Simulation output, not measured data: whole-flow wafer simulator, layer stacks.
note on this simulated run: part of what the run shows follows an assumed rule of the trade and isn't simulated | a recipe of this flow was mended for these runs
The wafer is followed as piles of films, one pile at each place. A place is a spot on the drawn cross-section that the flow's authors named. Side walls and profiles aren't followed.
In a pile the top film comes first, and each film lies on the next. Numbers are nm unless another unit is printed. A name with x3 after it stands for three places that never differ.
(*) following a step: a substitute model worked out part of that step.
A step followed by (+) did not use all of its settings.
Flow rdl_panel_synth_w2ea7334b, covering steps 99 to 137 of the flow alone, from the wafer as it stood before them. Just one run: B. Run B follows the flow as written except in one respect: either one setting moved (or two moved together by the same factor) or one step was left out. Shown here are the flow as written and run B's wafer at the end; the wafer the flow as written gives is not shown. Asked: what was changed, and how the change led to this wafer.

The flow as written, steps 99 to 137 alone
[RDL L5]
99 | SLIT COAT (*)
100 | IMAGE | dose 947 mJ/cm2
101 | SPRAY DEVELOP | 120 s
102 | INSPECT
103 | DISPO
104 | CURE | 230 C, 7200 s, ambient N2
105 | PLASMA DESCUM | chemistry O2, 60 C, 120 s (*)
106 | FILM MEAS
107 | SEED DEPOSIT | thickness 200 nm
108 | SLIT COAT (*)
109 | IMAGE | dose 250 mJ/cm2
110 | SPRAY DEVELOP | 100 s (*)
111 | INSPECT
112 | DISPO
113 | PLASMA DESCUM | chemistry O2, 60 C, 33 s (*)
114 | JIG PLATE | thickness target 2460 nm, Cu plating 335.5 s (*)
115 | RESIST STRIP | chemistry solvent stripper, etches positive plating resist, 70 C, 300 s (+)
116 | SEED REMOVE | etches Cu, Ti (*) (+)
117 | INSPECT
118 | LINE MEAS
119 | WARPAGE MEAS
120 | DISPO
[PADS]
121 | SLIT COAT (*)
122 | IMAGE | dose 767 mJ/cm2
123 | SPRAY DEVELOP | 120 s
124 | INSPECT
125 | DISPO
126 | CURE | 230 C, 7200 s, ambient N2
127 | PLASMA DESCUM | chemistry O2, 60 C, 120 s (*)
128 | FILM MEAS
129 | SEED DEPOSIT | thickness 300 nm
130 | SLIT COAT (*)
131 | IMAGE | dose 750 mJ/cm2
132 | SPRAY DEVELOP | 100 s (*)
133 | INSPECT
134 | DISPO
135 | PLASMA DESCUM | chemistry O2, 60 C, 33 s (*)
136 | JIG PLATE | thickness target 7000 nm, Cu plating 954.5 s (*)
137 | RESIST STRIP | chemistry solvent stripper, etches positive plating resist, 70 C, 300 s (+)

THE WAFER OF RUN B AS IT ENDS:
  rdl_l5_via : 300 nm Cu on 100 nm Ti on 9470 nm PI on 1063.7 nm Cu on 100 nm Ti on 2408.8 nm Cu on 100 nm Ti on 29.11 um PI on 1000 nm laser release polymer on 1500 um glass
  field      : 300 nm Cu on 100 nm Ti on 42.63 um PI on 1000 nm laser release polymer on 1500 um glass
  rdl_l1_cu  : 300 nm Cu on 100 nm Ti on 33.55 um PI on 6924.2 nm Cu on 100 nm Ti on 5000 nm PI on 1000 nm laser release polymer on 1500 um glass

The reason: step 114, JIG PLATE: Cu plating 152.7 s was run, though the flow has Cu plating 335.5 s.

The path from the change to this, step by step:
  114 | JIG PLATE | thickness target 2460 nm, Cu plating 335.5 s (*)
      rdl_l5_cu, rdl_l5_land, rdl_l5_via, pads_land, pads_via: Cu gains 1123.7 (it would be, as written: Cu gains 2468.8)
  121 | SLIT COAT (*)
      rdl_l5_via: PI gains 9470 (new film) (it would be, as written: PI gains 10.89 um (new film))
      field: PI gains 5402.5 (it would be, as written: PI gains 5893.8)
      (and at 23 other places as well)
  130 | SLIT COAT (*)
      rdl_l2_cu, rdl_l2_space: ILINE-POS-THICK-GRADE-A gains 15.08 um (new film) (it would be, as written: ILINE-POS-THICK-GRADE-A gains 15.07 um (new film))
      rdl_l2_land: ILINE-POS-THICK-GRADE-A gains 14.92 um (new film) (it would be, as written: ILINE-POS-THICK-GRADE-A gains 14.93 um (new film))
      (and at 9 other places as well)
  132 | SPRAY DEVELOP | 100 s (*)
      pads_cu: ILINE-POS-THICK-GRADE-A loses 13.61 um (all of it) (it would be, as written: ILINE-POS-THICK-GRADE-A loses 13.68 um (all of it))
      pads_land: ILINE-POS-THICK-GRADE-A loses 13.23 um (all of it) (it would be, as written: ILINE-POS-THICK-GRADE-A loses 13.11 um (all of it))
      (and at 1 other place as well)
  136 | JIG PLATE | thickness target 7000 nm, Cu plating 954.5 s (*)
      pads_via: Cu gains 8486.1 (it would be, as written: Cu gains 8307.4)
  137 | RESIST STRIP | chemistry solvent stripper, etches positive plating resist, 70 C, 300 s (+)
      rdl_l2_land: ILINE-POS-THICK-GRADE-A loses 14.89 um (all of it) (it would be, as written: ILINE-POS-THICK-GRADE-A loses 14.9 um (all of it))
      rdl_l2_via: ILINE-POS-THICK-GRADE-A loses 14.85 um (all of it) (it would be, as written: ILINE-POS-THICK-GRADE-A loses 14.86 um (all of it))
      (and at 5 other places as well)
